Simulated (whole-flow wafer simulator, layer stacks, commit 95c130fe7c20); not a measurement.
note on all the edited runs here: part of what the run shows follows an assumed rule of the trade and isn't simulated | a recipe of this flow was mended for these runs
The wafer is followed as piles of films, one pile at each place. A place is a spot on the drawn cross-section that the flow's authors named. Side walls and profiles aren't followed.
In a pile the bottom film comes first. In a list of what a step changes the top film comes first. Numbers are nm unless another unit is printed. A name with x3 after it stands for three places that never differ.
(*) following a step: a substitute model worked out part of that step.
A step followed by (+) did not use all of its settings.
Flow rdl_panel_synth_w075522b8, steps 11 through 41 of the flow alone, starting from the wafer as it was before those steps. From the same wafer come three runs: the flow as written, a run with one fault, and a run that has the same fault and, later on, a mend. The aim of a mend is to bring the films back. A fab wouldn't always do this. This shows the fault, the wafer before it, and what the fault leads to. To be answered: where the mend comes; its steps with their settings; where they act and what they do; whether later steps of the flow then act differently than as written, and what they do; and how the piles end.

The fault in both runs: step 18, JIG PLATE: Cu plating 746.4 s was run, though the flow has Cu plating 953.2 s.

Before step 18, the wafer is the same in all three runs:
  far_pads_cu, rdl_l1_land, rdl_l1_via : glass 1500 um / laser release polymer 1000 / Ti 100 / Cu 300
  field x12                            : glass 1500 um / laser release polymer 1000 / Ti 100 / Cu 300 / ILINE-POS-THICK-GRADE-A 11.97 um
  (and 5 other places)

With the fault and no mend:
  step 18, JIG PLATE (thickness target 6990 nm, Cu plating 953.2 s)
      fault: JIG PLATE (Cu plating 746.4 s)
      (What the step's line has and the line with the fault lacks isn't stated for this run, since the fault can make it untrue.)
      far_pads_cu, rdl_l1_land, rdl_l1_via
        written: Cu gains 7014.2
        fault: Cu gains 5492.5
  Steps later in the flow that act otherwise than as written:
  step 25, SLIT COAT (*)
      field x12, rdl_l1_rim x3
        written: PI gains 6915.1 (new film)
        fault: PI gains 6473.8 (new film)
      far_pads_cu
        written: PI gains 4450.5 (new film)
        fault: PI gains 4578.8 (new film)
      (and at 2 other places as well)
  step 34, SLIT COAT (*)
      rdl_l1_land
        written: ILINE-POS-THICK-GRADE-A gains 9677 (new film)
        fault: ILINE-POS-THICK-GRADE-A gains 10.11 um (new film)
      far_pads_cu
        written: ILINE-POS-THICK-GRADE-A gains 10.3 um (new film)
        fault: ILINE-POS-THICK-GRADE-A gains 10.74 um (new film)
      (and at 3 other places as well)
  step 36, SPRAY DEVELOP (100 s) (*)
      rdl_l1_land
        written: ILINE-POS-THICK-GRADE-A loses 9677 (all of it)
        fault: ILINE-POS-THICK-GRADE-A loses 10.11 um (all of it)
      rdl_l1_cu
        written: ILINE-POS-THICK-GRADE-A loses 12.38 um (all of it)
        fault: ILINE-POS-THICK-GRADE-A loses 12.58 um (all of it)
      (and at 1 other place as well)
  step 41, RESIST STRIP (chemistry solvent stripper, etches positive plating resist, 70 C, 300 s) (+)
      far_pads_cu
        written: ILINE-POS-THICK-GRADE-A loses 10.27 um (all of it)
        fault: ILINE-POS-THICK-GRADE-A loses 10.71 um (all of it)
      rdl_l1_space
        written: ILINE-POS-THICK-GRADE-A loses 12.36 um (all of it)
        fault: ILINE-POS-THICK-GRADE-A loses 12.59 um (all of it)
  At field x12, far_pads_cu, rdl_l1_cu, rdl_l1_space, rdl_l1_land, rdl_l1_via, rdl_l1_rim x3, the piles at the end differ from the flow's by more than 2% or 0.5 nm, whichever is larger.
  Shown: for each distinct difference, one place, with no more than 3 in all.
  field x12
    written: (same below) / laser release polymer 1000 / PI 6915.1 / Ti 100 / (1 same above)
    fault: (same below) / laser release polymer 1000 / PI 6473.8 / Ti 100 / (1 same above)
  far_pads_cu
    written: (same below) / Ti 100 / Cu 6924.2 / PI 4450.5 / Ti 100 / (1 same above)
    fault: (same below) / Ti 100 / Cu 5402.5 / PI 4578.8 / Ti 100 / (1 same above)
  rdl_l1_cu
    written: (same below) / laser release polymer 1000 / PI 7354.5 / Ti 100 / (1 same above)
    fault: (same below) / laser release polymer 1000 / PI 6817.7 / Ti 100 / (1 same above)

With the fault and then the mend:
  The mend stands after step 18.
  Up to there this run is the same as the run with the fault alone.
  step 18a, JIG PLATE (Cu plating 206.8 s) (a further turn of the flow's step 18, with different settings)
      far_pads_cu, rdl_l1_land, rdl_l1_via
        Cu gains 1521.8
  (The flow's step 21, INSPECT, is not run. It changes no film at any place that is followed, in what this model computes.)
  Every later step of the flow that is run acts as written at every place that is followed.
  By the end, the piles equal the flow's at every place that both follow.
